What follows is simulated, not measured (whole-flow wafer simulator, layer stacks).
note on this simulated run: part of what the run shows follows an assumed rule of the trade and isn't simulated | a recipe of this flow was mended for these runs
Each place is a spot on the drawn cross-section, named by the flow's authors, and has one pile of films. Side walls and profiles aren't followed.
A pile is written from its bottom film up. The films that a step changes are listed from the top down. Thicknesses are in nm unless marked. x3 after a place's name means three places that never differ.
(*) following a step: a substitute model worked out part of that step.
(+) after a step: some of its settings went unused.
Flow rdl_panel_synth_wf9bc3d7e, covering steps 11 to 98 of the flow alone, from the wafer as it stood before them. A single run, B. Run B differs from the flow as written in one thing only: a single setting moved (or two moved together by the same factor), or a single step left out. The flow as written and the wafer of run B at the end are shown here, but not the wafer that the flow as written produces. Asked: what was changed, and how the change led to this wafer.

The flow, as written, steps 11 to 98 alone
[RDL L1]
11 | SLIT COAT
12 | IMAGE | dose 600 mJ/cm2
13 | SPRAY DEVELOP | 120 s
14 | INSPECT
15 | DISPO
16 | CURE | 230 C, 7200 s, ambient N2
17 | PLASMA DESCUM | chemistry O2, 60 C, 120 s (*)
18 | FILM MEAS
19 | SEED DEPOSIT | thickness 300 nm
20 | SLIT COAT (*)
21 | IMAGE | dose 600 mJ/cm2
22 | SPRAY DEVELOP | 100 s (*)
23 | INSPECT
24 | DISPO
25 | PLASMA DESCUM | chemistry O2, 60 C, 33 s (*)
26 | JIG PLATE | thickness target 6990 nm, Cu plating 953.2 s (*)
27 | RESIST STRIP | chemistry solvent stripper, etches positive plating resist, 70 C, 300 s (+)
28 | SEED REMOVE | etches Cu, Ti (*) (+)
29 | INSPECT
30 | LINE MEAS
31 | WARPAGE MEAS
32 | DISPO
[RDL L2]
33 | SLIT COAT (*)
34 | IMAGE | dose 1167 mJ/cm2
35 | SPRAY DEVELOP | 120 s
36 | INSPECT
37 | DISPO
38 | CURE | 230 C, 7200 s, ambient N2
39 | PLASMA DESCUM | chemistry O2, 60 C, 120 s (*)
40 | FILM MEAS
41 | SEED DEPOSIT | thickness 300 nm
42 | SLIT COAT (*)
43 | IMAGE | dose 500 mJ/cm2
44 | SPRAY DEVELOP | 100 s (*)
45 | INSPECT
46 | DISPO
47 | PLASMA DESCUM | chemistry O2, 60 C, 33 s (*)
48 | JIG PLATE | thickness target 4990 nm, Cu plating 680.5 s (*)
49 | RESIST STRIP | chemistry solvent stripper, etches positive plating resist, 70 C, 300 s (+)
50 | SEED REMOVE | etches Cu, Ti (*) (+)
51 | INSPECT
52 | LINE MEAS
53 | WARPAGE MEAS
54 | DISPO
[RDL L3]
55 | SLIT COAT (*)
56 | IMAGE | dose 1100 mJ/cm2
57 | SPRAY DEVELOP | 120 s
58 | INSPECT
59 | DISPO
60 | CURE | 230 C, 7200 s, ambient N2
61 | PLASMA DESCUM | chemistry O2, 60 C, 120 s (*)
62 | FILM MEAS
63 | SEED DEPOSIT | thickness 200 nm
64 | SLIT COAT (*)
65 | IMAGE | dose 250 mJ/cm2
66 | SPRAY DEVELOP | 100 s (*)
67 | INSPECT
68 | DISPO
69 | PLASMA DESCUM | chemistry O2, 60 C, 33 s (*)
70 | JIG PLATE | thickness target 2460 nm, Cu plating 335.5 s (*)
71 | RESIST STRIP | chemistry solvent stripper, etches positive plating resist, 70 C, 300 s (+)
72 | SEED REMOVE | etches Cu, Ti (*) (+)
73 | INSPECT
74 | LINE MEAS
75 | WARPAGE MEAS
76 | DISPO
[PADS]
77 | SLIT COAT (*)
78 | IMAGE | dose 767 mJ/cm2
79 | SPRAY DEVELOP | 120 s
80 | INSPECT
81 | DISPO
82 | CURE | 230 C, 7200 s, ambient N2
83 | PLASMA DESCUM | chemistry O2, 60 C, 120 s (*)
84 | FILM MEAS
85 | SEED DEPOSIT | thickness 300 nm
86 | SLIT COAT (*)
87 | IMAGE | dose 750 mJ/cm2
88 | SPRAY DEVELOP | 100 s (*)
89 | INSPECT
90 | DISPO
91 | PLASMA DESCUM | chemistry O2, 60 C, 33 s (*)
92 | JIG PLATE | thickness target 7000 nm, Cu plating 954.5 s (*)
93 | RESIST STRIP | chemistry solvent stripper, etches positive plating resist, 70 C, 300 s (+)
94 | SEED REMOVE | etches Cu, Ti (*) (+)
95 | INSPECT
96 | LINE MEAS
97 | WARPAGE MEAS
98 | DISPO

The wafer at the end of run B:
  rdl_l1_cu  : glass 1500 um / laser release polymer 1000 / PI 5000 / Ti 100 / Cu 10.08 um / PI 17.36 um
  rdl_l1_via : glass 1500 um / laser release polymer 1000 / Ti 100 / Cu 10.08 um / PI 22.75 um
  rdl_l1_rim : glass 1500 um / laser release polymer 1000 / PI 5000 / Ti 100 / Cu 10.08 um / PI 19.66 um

What caused this: step 26, JIG PLATE: Cu plating 1382 s was run, whereas the flow has Cu plating 953.2 s.

Step by step, how the change led to this:
  26 | JIG PLATE | thickness target 6990 nm, Cu plating 953.2 s (*)
      rdl_l1_cu, rdl_l1_via, rdl_l1_rim, rdl_l2_land, rdl_l2_via: Cu gains 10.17 um (it would be, as written: Cu gains 7014.2)
  33 | SLIT COAT (*)
      rdl_l2_cu, rdl_l2_space: PI gains 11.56 um (it would be, as written: PI gains 9908.1)
      field, rdl_l3_cu, rdl_l3_space and 7 more: PI gains 8815.5 (it would be, as written: PI gains 8062.5)
      (as well as at 5 more places)
  42 | SLIT COAT (*)
      rdl_l1_via: ILINE-POS-THICK-GRADE-A gains 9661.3 (new film) (it would be, as written: ILINE-POS-THICK-GRADE-A gains 10.08 um (new film))
      rdl_l2_cu, rdl_l2_space: ILINE-POS-THICK-GRADE-A gains 10.47 um (new film) (it would be, as written: ILINE-POS-THICK-GRADE-A gains 10.13 um (new film))
      (as well as at 4 more places)
  44 | SPRAY DEVELOP | 100 s (*)
      rdl_l2_cu: ILINE-POS-THICK-GRADE-A loses 10.47 um (all of it) (it would be, as written: ILINE-POS-THICK-GRADE-A loses 10.13 um (all of it))
      rdl_l2_land: ILINE-POS-THICK-GRADE-A loses 6744.9 (all of it) (it would be, as written: ILINE-POS-THICK-GRADE-A loses 7139.5 (all of it))
      (as well as at 1 more place)
  49 | RESIST STRIP | chemistry solvent stripper, etches positive plating resist, 70 C, 300 s (+)
      rdl_l1_via: ILINE-POS-THICK-GRADE-A loses 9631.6 (all of it) (it would be, as written: ILINE-POS-THICK-GRADE-A loses 10.05 um (all of it))
      rdl_l1_space: ILINE-POS-THICK-GRADE-A loses 10.87 um (all of it) (it would be, as written: ILINE-POS-THICK-GRADE-A loses 10.49 um (all of it))
      (as well as at 2 more places)
  55 | SLIT COAT (*)
      rdl_l1_space: PI gains 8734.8 (it would be, as written: PI gains 8409.5)
      rdl_l1_via: PI gains 7657.1 (it would be, as written: PI gains 8010.4)
      (as well as at 5 more places)
  64 | SLIT COAT (*)
      rdl_l1_space: ILINE-POS-THICK-GRADE-A gains 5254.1 (new film) (it would be, as written: ILINE-POS-THICK-GRADE-A gains 5109.9 (new film))
      rdl_l1_via: ILINE-POS-THICK-GRADE-A gains 4774.3 (new film) (it would be, as written: ILINE-POS-THICK-GRADE-A gains 4989.6 (new film))
      (as well as at 4 more places)
  71 | RESIST STRIP | chemistry solvent stripper, etches positive plating resist, 70 C, 300 s (+)
      rdl_l1_space: ILINE-POS-THICK-GRADE-A loses 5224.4 (all of it) (it would be, as written: ILINE-POS-THICK-GRADE-A loses 5080.2 (all of it))
      rdl_l1_via: ILINE-POS-THICK-GRADE-A loses 4744.6 (all of it) (it would be, as written: ILINE-POS-THICK-GRADE-A loses 4959.9 (all of it))
      (as well as at 4 more places)
  77 | SLIT COAT (*)
      rdl_l1_via: PI gains 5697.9 (it would be, as written: PI gains 5886.6)
      rdl_l2_cu: PI gains 6295.7 (it would be, as written: PI gains 6131.9)
      (as well as at 3 more places)
  86 | SLIT COAT (*)
      rdl_l1_cu: ILINE-POS-THICK-GRADE-A gains 15.03 um (new film) (it would be, as written: ILINE-POS-THICK-GRADE-A gains 14.96 um (new film))
      rdl_l1_space: ILINE-POS-THICK-GRADE-A gains 15.13 um (new film) (it would be, as written: ILINE-POS-THICK-GRADE-A gains 15.05 um (new film))
      (as well as at 6 more places)
  93 | RESIST STRIP | chemistry solvent stripper, etches positive plating resist, 70 C, 300 s (+)
      rdl_l1_cu: ILINE-POS-THICK-GRADE-A loses 15 um (all of it) (it would be, as written: ILINE-POS-THICK-GRADE-A loses 14.93 um (all of it))
      rdl_l1_space: ILINE-POS-THICK-GRADE-A loses 15.1 um (all of it) (it would be, as written: ILINE-POS-THICK-GRADE-A loses 15.02 um (all of it))
      (as well as at 6 more places)
